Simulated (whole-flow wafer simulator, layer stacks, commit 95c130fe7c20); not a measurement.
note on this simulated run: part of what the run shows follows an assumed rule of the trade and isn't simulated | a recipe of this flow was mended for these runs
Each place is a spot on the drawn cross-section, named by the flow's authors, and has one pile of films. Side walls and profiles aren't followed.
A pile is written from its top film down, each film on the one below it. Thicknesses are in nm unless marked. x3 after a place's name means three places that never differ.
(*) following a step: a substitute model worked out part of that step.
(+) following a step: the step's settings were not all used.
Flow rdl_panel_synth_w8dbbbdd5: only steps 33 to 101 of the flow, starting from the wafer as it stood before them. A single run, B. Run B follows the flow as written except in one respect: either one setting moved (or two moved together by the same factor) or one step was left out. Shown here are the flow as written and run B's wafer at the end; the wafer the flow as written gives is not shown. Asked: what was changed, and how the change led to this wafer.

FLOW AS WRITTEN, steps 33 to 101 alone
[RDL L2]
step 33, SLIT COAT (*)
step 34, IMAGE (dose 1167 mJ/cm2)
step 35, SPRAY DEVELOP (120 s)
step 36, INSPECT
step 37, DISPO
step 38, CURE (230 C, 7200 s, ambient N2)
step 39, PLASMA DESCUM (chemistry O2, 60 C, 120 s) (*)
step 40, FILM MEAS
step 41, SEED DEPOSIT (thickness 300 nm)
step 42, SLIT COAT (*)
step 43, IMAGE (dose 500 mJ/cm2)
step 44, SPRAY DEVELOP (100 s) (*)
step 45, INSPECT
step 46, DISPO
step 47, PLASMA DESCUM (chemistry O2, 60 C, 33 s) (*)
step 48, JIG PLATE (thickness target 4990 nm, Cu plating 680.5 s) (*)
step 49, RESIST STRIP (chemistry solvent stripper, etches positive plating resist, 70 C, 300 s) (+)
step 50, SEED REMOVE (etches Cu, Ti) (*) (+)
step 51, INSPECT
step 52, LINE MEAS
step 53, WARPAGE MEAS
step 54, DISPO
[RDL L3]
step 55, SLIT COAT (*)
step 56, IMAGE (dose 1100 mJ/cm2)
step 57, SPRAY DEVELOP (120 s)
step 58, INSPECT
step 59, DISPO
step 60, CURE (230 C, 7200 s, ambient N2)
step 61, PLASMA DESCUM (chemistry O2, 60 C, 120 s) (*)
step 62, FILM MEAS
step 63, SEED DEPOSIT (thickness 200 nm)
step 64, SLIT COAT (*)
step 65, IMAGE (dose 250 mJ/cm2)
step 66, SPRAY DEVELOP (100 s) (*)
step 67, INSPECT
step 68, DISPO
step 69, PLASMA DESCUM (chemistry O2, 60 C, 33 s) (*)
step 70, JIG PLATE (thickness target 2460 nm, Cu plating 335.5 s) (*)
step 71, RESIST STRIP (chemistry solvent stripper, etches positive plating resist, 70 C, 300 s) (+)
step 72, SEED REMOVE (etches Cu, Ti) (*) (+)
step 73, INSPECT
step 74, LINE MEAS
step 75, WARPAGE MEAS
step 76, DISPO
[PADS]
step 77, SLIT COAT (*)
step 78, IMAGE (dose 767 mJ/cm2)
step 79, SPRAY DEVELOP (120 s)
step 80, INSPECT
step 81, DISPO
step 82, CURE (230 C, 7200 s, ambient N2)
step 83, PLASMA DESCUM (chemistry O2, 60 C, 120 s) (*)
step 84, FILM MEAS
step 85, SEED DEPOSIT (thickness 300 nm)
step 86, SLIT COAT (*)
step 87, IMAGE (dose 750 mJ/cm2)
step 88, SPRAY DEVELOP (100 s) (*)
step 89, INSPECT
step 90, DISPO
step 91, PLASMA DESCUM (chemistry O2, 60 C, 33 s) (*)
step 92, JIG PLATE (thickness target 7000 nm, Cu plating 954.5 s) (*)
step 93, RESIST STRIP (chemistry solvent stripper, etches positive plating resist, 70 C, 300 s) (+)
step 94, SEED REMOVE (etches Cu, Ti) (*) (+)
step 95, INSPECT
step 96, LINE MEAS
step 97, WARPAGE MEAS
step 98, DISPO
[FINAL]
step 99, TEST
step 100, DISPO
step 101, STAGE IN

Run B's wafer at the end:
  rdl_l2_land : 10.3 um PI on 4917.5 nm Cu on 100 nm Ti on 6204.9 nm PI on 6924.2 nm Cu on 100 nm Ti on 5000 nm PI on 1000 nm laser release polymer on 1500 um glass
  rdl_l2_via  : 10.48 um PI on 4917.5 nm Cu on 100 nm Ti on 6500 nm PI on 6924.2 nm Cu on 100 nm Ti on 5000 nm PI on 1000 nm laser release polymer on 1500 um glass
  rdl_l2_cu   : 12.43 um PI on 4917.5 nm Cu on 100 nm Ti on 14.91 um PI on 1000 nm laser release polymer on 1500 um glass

What caused this: step 35, SPRAY DEVELOP: 120 s, was not run.

The path from the change to this, step by step:
  step 42, SLIT COAT (*)
      rdl_l2_via: ILINE-POS-THICK-GRADE-A gains 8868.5 (new film) (it would be, as written: ILINE-POS-THICK-GRADE-A gains 12.5 um (new film))
      rdl_l2_cu, rdl_l2_space: ILINE-POS-THICK-GRADE-A gains 10.93 um (new film) (it would be, as written: ILINE-POS-THICK-GRADE-A gains 10.13 um (new film))
      (and at 2 other places as well)
  step 44, SPRAY DEVELOP (100 s) (*)
      rdl_l2_via: ILINE-POS-THICK-GRADE-A loses 8868.5 (all of it) (it would be, as written: ILINE-POS-THICK-GRADE-A loses 12.5 um (all of it))
      rdl_l2_cu: ILINE-POS-THICK-GRADE-A loses 10.93 um (all of it) (it would be, as written: ILINE-POS-THICK-GRADE-A loses 10.13 um (all of it))
      (and at 1 other place as well)
  step 49, RESIST STRIP (chemistry solvent stripper, etches positive plating resist, 70 C, 300 s) (+)
      rdl_l2_space: ILINE-POS-THICK-GRADE-A loses 10.9 um (all of it) (it would be, as written: ILINE-POS-THICK-GRADE-A loses 10.1 um (all of it))
      rdl_l1_rim: ILINE-POS-THICK-GRADE-A loses 9357.3 (all of it) (it would be, as written: ILINE-POS-THICK-GRADE-A loses 8208.7 (all of it))
  step 55, SLIT COAT (*)
      rdl_l2_via: PI gains 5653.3 (new film) (it would be, as written: PI gains 10.74 um (new film))
      rdl_l2_cu: PI gains 6171.9 (new film) (it would be, as written: PI gains 5919.4 (new film))
      (and at 3 other places as well)
  step 64, SLIT COAT (*)
      rdl_l2_cu: ILINE-POS-THICK-GRADE-A gains 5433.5 (new film) (it would be, as written: ILINE-POS-THICK-GRADE-A gains 5291.3 (new film))
      rdl_l2_space: ILINE-POS-THICK-GRADE-A gains 5770.5 (new film) (it would be, as written: ILINE-POS-THICK-GRADE-A gains 5624.6 (new film))
      (and at 3 other places as well)
  step 71, RESIST STRIP (chemistry solvent stripper, etches positive plating resist, 70 C, 300 s) (+)
      rdl_l2_cu: ILINE-POS-THICK-GRADE-A loses 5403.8 (all of it) (it would be, as written: ILINE-POS-THICK-GRADE-A loses 5261.6 (all of it))
      rdl_l2_space: ILINE-POS-THICK-GRADE-A loses 5740.8 (all of it) (it would be, as written: ILINE-POS-THICK-GRADE-A loses 5594.9 (all of it))
      (and at 3 other places as well)
  step 77, SLIT COAT (*)
      rdl_l2_cu: PI gains 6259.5 (it would be, as written: PI gains 6131.9)
      rdl_l2_land: PI gains 5325.8 (it would be, as written: PI gains 5066.5)
      (and at 1 other place as well)
  step 86, SLIT COAT (*)
      rdl_l2_cu: ILINE-POS-THICK-GRADE-A gains 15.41 um (new film) (it would be, as written: ILINE-POS-THICK-GRADE-A gains 15.31 um (new film))
      rdl_l2_space: ILINE-POS-THICK-GRADE-A gains 15.43 um (new film) (it would be, as written: ILINE-POS-THICK-GRADE-A gains 15.33 um (new film))
      (and at 3 other places as well)
  step 93, RESIST STRIP (chemistry solvent stripper, etches positive plating resist, 70 C, 300 s) (+)
      rdl_l2_cu: ILINE-POS-THICK-GRADE-A loses 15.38 um (all of it) (it would be, as written: ILINE-POS-THICK-GRADE-A loses 15.28 um (all of it))
      rdl_l2_space: ILINE-POS-THICK-GRADE-A loses 15.4 um (all of it) (it would be, as written: ILINE-POS-THICK-GRADE-A loses 15.3 um (all of it))
      (and at 3 other places as well)
If metal films that touch count as one body, rdl_l2_via has 2 bodies (between them, from the top down: PI 6500); the flow as written gives 1 body.
